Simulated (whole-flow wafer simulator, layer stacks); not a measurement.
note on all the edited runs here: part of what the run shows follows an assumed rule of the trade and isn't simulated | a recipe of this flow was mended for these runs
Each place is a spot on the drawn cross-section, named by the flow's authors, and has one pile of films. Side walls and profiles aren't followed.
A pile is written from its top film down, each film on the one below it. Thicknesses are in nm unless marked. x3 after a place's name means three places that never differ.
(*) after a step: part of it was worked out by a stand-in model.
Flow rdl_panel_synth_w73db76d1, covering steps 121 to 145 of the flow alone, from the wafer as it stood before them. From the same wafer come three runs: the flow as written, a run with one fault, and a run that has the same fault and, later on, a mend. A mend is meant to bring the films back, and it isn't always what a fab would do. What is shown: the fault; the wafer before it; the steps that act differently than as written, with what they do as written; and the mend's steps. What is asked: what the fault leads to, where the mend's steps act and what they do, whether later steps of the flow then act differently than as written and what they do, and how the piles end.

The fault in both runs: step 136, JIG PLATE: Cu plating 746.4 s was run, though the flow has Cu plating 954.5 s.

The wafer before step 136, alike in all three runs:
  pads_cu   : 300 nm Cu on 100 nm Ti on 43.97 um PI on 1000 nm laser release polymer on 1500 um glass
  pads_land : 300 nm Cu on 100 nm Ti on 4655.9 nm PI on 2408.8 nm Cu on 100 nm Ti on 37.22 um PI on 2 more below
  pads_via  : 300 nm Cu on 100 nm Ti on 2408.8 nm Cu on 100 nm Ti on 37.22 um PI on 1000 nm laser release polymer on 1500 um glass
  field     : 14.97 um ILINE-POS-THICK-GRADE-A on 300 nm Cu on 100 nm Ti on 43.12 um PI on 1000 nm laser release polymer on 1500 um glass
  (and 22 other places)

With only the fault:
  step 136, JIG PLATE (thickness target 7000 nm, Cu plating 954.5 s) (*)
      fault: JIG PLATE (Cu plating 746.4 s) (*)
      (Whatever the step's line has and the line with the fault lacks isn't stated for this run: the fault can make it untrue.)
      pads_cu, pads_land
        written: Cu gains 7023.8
        fault: Cu gains 5492.5
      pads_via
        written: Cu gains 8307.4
        fault: Cu gains 5492.5
  Every later step of the flow that is run acts as written at every place that is followed.
  The piles end different from the flow's at pads_cu, pads_land, pads_via by more than 2% or 0.5 nm, whichever is larger.
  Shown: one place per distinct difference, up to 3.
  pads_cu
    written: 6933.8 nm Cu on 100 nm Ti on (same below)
    fault: 5402.5 nm Cu on 100 nm Ti on (same below)
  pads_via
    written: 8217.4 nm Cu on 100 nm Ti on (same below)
    fault: 5402.5 nm Cu on 100 nm Ti on (same below)

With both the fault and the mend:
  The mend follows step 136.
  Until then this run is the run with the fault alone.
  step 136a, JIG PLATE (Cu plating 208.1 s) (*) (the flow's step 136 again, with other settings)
      pads_cu, pads_land, pads_via
        Cu gains 1531.3
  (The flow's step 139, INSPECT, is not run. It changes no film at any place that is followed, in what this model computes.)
  Every later step of the flow that is run acts as written at every place that is followed.
  The piles end different from the flow's at pads_via by more than 2% or 0.5 nm, whichever is larger.
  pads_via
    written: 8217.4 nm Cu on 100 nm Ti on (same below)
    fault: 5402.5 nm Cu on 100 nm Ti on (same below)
    mend: 6933.8 nm Cu on 100 nm Ti on (same below)
